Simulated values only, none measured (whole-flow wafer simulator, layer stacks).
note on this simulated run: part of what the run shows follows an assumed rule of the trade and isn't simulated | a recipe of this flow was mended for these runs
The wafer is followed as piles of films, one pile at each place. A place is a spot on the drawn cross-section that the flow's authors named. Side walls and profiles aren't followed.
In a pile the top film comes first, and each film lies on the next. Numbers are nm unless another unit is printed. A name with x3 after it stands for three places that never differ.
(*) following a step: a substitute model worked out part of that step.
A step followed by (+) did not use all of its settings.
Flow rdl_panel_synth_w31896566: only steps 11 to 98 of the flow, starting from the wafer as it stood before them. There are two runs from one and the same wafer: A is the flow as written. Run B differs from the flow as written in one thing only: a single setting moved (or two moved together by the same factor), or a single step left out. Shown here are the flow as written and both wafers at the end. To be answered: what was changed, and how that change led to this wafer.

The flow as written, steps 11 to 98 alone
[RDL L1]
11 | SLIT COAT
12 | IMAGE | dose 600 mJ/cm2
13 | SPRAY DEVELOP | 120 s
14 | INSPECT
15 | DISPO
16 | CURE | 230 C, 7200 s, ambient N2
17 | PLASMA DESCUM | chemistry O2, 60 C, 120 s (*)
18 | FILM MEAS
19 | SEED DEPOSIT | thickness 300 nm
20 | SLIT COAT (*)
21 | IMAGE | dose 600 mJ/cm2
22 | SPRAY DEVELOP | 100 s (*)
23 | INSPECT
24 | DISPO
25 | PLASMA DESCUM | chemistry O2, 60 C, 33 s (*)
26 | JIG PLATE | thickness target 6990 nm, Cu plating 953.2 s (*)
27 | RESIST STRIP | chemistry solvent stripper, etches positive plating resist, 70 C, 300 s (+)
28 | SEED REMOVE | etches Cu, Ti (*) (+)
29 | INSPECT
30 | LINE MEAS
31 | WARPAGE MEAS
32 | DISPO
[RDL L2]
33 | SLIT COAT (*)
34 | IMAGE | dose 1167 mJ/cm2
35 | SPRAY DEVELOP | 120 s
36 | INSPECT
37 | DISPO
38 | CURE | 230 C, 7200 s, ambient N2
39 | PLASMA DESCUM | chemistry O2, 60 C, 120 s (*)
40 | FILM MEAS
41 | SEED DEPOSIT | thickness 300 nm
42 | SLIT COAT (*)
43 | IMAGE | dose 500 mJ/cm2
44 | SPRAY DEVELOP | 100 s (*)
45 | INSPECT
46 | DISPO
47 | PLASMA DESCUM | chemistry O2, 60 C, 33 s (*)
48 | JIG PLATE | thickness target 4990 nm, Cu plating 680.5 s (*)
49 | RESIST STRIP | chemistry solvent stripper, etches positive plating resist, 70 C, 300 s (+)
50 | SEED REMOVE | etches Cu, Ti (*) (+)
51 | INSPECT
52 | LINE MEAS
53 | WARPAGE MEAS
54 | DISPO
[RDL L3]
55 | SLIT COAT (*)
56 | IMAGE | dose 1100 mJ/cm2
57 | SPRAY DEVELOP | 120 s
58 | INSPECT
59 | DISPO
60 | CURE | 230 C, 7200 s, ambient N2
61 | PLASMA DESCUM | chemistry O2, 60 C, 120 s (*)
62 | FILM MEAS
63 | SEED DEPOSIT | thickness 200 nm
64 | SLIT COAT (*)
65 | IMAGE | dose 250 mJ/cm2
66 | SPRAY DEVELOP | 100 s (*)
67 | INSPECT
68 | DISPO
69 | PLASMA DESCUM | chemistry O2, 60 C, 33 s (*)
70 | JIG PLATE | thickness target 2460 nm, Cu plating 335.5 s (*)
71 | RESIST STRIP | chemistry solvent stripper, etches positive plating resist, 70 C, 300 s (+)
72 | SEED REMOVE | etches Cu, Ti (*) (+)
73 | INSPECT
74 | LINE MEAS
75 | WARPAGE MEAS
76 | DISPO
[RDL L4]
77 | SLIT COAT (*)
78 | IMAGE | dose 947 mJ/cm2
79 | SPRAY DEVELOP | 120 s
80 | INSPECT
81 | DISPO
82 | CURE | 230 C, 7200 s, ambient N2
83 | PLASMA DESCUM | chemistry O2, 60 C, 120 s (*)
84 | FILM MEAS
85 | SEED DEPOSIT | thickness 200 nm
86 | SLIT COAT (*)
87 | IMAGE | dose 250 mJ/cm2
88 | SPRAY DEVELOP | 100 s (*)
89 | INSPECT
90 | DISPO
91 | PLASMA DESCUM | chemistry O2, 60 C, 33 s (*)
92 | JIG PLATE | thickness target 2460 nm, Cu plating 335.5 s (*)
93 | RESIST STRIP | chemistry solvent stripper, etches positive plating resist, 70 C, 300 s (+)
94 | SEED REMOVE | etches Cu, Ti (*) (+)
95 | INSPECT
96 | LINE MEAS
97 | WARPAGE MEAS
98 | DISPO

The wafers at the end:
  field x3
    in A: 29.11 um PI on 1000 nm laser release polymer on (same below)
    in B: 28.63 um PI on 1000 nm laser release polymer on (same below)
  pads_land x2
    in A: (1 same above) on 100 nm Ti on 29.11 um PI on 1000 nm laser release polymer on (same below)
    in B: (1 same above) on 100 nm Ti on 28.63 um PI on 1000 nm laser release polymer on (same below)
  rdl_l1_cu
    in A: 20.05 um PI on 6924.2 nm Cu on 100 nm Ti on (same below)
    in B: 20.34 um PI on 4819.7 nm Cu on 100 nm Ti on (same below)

Cause: step 26, JIG PLATE: Cu plating 667.2 s was run, whereas the flow has Cu plating 953.2 s.

How this came from the change, step by step:
  26 | JIG PLATE | thickness target 6990 nm, Cu plating 953.2 s (*)
      rdl_l1_cu, rdl_l1_via, rdl_l1_rim, rdl_l2_land, rdl_l2_via: A +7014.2 Cu | B +4909.7 Cu
  33 | SLIT COAT (*)
      rdl_l1_space: A +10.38 um PI | B +8988.7 PI
      field x3, rdl_l3_cu, rdl_l3_space and 9 more: A +8062.5 PI | B +7578.7 PI
      (as well as at 5 more places)
  42 | SLIT COAT (*)
      rdl_l2_cu, rdl_l2_space: A +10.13 um ILINE-POS-THICK-GRADE-A (new film) | B +9871.9 ILINE-POS-THICK-GRADE-A (new film)
      rdl_l1_space: A +10.52 um ILINE-POS-THICK-GRADE-A (new film) | B +10.23 um ILINE-POS-THICK-GRADE-A (new film)
      (as well as at 3 more places)
  44 | SPRAY DEVELOP | 100 s (*)
      rdl_l2_cu: A -10.13 um ILINE-POS-THICK-GRADE-A (all of it) | B -9871.9 ILINE-POS-THICK-GRADE-A (all of it)
      rdl_l2_land: A -7139.5 ILINE-POS-THICK-GRADE-A (all of it) | B -7430.4 ILINE-POS-THICK-GRADE-A (all of it)
      (as well as at 1 more place)
  49 | RESIST STRIP | chemistry solvent stripper, etches positive plating resist, 70 C, 300 s (+)
      rdl_l2_space: A -10.1 um ILINE-POS-THICK-GRADE-A (all of it) | B -9842.2 ILINE-POS-THICK-GRADE-A (all of it)
      rdl_l1_space: A -10.49 um ILINE-POS-THICK-GRADE-A (all of it) | B -10.2 um ILINE-POS-THICK-GRADE-A (all of it)
      (as well as at 1 more place)
  55 | SLIT COAT (*)
      rdl_l1_space: A +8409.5 PI | B +8153.9 PI
      rdl_l1_via: A +8010.4 PI | B +8239.9 PI
      (as well as at 4 more places)
  64 | SLIT COAT (*)
      rdl_l1_space: A +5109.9 ILINE-POS-THICK-GRADE-A (new film) | B +4990.8 ILINE-POS-THICK-GRADE-A (new film)
      rdl_l1_via: A +4989.6 ILINE-POS-THICK-GRADE-A (new film) | B +5118.1 ILINE-POS-THICK-GRADE-A (new film)
      (as well as at 3 more places)
  71 | RESIST STRIP | chemistry solvent stripper, etches positive plating resist, 70 C, 300 s (+)
      rdl_l1_space: A -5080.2 ILINE-POS-THICK-GRADE-A (all of it) | B -4961.1 ILINE-POS-THICK-GRADE-A (all of it)
      rdl_l1_via: A -4959.9 ILINE-POS-THICK-GRADE-A (all of it) | B -5088.4 ILINE-POS-THICK-GRADE-A (all of it)
      (as well as at 3 more places)
